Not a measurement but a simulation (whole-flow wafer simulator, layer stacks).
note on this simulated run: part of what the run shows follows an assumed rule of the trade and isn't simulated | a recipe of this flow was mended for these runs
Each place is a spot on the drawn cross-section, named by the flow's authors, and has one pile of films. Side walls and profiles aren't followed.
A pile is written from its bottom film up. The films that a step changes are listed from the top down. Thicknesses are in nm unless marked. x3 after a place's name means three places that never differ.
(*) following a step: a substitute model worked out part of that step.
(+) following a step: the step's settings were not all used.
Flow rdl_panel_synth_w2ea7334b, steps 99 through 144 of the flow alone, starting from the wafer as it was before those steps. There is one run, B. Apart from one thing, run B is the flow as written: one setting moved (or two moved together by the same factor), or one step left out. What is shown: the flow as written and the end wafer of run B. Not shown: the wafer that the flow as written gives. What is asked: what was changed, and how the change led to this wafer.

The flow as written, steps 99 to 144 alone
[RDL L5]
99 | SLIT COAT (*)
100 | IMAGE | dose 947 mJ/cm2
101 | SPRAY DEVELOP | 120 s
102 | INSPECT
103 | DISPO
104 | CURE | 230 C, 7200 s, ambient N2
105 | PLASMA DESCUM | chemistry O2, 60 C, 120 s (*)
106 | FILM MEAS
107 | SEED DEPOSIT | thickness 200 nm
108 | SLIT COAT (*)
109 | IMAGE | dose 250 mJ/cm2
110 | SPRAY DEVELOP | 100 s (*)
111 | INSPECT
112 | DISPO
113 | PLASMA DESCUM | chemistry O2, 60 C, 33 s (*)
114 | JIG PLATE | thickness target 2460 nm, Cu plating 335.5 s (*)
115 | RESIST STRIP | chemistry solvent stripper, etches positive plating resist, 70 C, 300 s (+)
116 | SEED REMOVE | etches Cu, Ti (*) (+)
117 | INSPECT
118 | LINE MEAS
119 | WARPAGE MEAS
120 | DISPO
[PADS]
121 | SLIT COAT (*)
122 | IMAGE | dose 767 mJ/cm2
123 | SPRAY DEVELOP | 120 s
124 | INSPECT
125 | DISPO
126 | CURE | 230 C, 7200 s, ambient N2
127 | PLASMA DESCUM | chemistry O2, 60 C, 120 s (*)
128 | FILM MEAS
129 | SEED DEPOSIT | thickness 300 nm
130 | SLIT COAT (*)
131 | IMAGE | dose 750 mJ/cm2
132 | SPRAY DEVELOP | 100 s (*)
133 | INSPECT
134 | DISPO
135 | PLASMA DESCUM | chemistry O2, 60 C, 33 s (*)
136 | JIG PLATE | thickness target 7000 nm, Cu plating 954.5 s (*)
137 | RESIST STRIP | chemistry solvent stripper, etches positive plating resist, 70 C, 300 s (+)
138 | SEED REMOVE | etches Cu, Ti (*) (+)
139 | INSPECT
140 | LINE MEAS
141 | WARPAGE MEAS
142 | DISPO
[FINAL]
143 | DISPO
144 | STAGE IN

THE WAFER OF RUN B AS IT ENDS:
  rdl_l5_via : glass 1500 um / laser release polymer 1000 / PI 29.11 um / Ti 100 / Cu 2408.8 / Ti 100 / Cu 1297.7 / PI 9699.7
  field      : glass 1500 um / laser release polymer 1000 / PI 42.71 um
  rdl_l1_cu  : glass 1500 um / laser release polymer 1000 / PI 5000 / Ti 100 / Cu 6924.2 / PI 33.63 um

Cause: step 114, JIG PLATE: Cu plating 184.5 s was run, while the flow as written has Cu plating 335.5 s.

How this came from the change, step by step:
  114 | JIG PLATE | thickness target 2460 nm, Cu plating 335.5 s (*)
      rdl_l5_cu, rdl_l5_land, rdl_l5_via, pads_land, pads_via: +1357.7 Cu (as written it would have been: +2468.8 Cu)
  121 | SLIT COAT (*)
      rdl_l5_via: +9699.7 PI (new film) (as written it would have been: +10.89 um PI (new film))
      field: +5485.9 PI (as written it would have been: +5893.8 PI)
      (as well as at 23 more places)
  130 | SLIT COAT (*)
      rdl_l2_cu, rdl_l2_space: +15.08 um ILINE-POS-THICK-GRADE-A (new film) (as written it would have been: +15.07 um ILINE-POS-THICK-GRADE-A (new film))
      rdl_l2_land: +14.92 um ILINE-POS-THICK-GRADE-A (new film) (as written it would have been: +14.93 um ILINE-POS-THICK-GRADE-A (new film))
      (as well as at 9 more places)
  132 | SPRAY DEVELOP | 100 s (*)
      pads_cu: -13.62 um ILINE-POS-THICK-GRADE-A (all of it) (as written it would have been: -13.68 um ILINE-POS-THICK-GRADE-A (all of it))
      pads_land: -13.21 um ILINE-POS-THICK-GRADE-A (all of it) (as written it would have been: -13.11 um ILINE-POS-THICK-GRADE-A (all of it))
      (as well as at 1 more place)
  137 | RESIST STRIP | chemistry solvent stripper, etches positive plating resist, 70 C, 300 s (+)
      rdl_l2_via: -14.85 um ILINE-POS-THICK-GRADE-A (all of it) (as written it would have been: -14.86 um ILINE-POS-THICK-GRADE-A (all of it))
      rdl_l5_cu: -14.7 um ILINE-POS-THICK-GRADE-A (all of it) (as written it would have been: -15.09 um ILINE-POS-THICK-GRADE-A (all of it))
      (as well as at 4 more places)
